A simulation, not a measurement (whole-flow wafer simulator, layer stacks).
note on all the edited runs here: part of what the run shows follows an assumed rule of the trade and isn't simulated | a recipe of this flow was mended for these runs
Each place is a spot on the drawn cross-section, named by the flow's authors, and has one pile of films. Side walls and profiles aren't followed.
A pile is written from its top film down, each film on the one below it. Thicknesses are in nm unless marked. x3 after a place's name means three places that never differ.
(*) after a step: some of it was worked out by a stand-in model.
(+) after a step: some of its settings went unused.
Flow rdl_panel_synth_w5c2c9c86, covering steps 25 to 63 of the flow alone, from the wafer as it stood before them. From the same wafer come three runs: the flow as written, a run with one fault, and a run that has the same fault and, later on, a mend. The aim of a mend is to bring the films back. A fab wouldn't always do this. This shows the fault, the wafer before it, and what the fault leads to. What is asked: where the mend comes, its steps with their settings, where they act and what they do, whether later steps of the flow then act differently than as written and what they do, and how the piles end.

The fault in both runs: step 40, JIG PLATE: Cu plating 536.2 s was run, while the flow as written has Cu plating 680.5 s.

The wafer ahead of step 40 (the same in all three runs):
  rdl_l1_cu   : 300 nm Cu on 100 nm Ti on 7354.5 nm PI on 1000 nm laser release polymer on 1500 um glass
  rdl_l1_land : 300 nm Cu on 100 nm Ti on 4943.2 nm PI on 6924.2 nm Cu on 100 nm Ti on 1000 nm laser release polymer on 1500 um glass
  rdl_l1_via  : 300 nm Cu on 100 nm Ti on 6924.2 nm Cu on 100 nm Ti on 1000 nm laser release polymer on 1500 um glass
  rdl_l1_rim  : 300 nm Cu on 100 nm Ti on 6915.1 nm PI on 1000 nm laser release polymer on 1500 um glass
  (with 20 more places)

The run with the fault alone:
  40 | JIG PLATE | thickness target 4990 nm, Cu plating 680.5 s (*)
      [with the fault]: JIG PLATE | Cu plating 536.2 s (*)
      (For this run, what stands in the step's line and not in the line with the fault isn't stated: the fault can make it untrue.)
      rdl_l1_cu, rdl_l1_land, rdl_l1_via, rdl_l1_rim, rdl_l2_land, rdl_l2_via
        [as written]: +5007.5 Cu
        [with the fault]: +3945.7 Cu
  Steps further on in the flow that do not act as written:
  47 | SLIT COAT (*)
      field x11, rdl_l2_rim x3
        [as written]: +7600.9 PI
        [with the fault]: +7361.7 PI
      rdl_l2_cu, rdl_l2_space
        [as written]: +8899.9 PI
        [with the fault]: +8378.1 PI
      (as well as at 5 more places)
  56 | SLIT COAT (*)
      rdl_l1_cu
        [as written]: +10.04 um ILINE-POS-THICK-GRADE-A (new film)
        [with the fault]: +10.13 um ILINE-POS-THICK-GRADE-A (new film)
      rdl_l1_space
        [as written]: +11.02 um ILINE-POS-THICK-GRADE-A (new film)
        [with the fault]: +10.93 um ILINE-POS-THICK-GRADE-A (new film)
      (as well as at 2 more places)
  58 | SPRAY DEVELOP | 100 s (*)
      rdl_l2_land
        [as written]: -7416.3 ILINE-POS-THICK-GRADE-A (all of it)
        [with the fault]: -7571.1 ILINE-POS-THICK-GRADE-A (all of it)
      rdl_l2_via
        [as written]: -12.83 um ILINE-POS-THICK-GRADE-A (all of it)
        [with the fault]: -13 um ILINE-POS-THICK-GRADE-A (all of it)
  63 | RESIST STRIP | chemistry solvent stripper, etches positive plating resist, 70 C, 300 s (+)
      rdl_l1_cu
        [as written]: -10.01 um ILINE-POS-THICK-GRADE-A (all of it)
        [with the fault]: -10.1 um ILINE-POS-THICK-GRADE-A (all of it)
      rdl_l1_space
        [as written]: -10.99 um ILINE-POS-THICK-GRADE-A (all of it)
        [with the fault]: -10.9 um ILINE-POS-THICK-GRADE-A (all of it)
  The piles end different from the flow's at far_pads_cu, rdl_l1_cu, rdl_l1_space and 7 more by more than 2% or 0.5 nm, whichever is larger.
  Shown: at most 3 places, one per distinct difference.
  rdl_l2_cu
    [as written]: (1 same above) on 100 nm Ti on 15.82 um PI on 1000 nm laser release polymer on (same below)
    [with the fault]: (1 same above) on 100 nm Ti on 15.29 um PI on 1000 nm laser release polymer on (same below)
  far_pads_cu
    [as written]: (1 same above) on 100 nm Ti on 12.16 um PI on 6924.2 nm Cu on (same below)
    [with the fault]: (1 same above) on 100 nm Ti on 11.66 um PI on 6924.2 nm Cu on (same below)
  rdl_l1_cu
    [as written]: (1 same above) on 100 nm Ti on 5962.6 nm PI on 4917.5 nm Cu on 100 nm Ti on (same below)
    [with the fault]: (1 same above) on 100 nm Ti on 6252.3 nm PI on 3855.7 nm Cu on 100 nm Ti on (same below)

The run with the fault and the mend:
  After step 40 comes the mend.
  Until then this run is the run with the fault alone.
  40a | JIG PLATE | Cu plating 144.3 s (*) (a further turn of the flow's step 40, with different settings)
      rdl_l1_cu, rdl_l1_land, rdl_l1_via, rdl_l1_rim, rdl_l2_land, rdl_l2_via
        +1061.9 Cu
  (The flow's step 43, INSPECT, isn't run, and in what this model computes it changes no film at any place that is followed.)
  Every later step of the flow that is run acts as written at every place that is followed.
  By the end, the piles equal the flow's at every place that both follow.
